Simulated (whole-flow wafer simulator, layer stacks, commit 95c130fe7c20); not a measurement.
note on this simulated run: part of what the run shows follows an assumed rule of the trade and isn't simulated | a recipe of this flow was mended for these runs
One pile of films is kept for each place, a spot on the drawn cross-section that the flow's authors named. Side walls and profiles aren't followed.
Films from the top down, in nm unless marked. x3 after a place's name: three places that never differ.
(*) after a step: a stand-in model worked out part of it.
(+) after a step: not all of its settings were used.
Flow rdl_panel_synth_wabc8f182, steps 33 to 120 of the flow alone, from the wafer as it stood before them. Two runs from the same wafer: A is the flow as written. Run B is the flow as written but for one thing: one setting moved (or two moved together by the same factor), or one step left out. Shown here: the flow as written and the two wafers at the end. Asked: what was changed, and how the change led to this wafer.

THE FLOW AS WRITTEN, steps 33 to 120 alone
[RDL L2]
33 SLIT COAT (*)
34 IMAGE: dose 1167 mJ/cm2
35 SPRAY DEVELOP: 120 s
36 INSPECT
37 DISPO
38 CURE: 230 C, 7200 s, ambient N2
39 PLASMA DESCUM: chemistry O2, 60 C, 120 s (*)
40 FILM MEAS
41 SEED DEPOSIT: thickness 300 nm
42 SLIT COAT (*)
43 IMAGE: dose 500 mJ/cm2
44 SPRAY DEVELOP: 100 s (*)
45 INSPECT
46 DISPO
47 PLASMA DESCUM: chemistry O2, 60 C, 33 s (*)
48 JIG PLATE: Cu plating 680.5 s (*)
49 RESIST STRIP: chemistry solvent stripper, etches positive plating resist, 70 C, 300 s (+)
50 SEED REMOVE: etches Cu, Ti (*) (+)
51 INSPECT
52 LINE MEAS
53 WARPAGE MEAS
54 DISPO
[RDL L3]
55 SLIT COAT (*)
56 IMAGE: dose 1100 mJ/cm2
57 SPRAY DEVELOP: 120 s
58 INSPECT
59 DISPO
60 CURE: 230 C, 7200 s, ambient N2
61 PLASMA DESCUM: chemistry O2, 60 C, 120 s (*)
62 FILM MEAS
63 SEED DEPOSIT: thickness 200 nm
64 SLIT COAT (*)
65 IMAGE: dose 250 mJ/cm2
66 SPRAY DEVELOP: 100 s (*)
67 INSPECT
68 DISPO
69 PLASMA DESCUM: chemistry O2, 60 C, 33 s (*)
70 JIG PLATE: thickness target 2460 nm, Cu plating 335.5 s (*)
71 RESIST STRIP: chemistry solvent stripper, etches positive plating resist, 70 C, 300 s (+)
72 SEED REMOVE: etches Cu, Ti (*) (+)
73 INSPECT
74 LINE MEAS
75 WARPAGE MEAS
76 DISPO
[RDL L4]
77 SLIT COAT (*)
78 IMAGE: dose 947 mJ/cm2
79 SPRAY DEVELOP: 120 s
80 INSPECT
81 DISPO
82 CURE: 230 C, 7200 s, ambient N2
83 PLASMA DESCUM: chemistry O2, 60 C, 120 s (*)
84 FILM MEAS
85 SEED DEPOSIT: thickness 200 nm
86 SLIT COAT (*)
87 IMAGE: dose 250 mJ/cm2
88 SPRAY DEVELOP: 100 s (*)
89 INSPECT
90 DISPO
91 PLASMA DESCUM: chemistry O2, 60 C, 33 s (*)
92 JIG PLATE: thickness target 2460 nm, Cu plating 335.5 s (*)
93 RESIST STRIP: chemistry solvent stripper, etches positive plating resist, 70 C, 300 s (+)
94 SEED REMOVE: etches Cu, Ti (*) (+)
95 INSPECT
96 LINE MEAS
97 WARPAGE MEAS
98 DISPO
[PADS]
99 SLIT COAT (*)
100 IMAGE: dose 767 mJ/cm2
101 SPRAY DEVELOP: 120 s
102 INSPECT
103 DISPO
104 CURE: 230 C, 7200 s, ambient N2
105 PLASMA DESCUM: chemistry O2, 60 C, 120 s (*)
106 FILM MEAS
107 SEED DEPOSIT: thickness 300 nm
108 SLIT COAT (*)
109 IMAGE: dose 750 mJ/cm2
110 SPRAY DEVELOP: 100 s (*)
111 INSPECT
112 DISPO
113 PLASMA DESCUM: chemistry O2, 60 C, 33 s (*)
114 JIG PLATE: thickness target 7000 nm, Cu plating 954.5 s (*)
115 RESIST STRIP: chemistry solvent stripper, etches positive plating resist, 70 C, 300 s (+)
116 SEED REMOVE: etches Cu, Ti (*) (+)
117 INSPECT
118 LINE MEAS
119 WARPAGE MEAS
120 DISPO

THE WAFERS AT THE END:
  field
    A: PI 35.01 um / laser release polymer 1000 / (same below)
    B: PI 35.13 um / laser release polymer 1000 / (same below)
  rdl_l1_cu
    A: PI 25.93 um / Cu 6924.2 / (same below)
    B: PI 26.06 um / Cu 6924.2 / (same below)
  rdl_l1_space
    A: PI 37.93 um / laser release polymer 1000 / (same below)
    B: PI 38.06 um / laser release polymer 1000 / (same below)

The cause: step 48, JIG PLATE: Cu plating 734.9 s was run, where the flow has Cu plating 680.5 s.

How the change led to this, step by step:
  48 JIG PLATE: Cu plating 680.5 s (*)
      rdl_l2_cu, rdl_l2_land, rdl_l2_via, rdl_l2_rim, rdl_l3_land, rdl_l3_via: A Cu +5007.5 | B Cu +5407.9
  55 SLIT COAT (*)
      rdl_l3_cu, rdl_l3_space: A PI +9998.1 | B PI +10.31 um
      rdl_l2_space: A PI +10.58 um | B PI +10.91 um
      (and at 3 more places)
  64 SLIT COAT (*)
      rdl_l2_via: A ILINE-POS-THICK-GRADE-A +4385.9 (new film) | B ILINE-POS-THICK-GRADE-A +4264.6 (new film)
  71 RESIST STRIP: chemistry solvent stripper, etches positive plating resist, 70 C, 300 s (+)
      rdl_l2_via: A ILINE-POS-THICK-GRADE-A -4356.2 (all of it) | B ILINE-POS-THICK-GRADE-A -4234.9 (all of it)
  77 SLIT COAT (*)
      rdl_l3_via: A PI +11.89 um (new film) | B PI +11.83 um (new film)
  108 SLIT COAT (*)
      rdl_l2_cu, rdl_l2_space: A ILINE-POS-THICK-GRADE-A +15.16 um (new film) | B ILINE-POS-THICK-GRADE-A +15.17 um (new film)
      rdl_l2_land: A ILINE-POS-THICK-GRADE-A +14.84 um (new film) | B ILINE-POS-THICK-GRADE-A +14.83 um (new film)
      (and at 2 more places)
  115 RESIST STRIP: chemistry solvent stripper, etches positive plating resist, 70 C, 300 s (+)
      rdl_l2_cu, rdl_l2_space: A ILINE-POS-THICK-GRADE-A -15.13 um (all of it) | B ILINE-POS-THICK-GRADE-A -15.14 um (all of it)
      rdl_l2_land: A ILINE-POS-THICK-GRADE-A -14.81 um (all of it) | B ILINE-POS-THICK-GRADE-A -14.8 um (all of it)
      (and at 3 more places)
